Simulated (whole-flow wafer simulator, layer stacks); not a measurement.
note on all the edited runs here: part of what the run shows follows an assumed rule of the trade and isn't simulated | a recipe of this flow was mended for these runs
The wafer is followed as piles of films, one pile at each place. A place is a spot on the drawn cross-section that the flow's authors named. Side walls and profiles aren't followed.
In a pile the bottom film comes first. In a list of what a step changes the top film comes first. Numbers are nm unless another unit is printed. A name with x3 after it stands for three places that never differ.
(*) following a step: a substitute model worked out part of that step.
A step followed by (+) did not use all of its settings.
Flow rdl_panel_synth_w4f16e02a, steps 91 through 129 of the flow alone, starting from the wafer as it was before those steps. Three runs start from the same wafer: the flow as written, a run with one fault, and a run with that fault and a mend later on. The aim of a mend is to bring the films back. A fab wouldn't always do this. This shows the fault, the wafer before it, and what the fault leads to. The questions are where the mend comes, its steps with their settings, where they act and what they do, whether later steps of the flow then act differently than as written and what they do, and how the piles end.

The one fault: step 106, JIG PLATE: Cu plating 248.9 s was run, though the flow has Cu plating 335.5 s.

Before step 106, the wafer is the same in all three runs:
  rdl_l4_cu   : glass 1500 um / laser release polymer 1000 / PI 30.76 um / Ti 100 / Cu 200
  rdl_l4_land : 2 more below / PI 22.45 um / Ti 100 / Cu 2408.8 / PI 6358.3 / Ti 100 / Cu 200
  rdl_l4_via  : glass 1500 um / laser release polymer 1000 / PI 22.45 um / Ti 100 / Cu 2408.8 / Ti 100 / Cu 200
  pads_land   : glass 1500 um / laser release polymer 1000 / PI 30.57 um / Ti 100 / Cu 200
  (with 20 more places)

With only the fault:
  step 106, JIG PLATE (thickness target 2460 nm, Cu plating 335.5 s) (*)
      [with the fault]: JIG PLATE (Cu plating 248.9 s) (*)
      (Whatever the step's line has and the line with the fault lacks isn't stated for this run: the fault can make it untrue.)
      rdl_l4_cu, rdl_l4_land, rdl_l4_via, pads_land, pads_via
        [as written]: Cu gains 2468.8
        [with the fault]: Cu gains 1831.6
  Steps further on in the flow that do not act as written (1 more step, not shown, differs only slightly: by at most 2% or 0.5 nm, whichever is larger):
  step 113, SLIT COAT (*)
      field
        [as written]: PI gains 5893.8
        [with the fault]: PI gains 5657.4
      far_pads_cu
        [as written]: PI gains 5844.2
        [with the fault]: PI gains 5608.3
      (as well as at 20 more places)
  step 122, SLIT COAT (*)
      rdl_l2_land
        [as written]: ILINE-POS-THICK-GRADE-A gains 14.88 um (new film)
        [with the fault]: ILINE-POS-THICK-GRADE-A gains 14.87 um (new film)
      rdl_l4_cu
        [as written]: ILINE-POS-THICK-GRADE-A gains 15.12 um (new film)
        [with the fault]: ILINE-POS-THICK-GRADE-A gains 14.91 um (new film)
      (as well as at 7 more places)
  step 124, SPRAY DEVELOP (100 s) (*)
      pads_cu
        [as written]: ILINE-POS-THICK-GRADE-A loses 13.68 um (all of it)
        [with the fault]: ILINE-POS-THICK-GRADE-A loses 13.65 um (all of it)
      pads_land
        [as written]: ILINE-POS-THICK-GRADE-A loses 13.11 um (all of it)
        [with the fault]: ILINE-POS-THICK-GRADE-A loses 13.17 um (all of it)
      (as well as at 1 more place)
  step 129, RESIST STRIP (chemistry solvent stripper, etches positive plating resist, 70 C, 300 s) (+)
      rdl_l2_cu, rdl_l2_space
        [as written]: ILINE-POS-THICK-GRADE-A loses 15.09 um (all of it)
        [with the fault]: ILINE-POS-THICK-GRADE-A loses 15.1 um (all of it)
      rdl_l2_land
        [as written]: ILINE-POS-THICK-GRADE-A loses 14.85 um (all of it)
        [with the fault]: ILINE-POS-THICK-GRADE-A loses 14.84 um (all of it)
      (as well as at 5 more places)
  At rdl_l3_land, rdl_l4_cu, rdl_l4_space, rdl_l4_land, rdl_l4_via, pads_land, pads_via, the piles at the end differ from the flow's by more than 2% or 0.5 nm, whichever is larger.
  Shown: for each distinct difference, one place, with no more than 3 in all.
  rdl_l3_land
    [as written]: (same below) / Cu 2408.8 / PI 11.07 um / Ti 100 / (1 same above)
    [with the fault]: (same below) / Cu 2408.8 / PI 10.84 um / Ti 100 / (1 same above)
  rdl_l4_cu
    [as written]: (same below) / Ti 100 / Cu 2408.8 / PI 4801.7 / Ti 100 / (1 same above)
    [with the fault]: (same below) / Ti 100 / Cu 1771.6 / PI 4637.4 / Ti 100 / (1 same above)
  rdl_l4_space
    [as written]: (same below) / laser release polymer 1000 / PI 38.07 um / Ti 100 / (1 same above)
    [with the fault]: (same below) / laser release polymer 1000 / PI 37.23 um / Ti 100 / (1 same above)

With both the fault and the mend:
  The mend follows step 106.
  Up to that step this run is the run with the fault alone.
  step 106a, JIG PLATE (Cu plating 86.56 s) (*) (a further turn of the flow's step 106, with different settings)
      rdl_l4_cu, rdl_l4_land, rdl_l4_via, pads_land, pads_via
        Cu gains 637
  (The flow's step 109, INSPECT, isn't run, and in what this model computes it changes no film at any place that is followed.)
  None of the later steps of the flow differs from how it acts as written, at any place that is followed, by more than 2% or 0.5 nm, whichever is larger.
  The piles end only slightly different from the flow's at the places that both follow, by no more than 2% or 0.5 nm, whichever is larger.
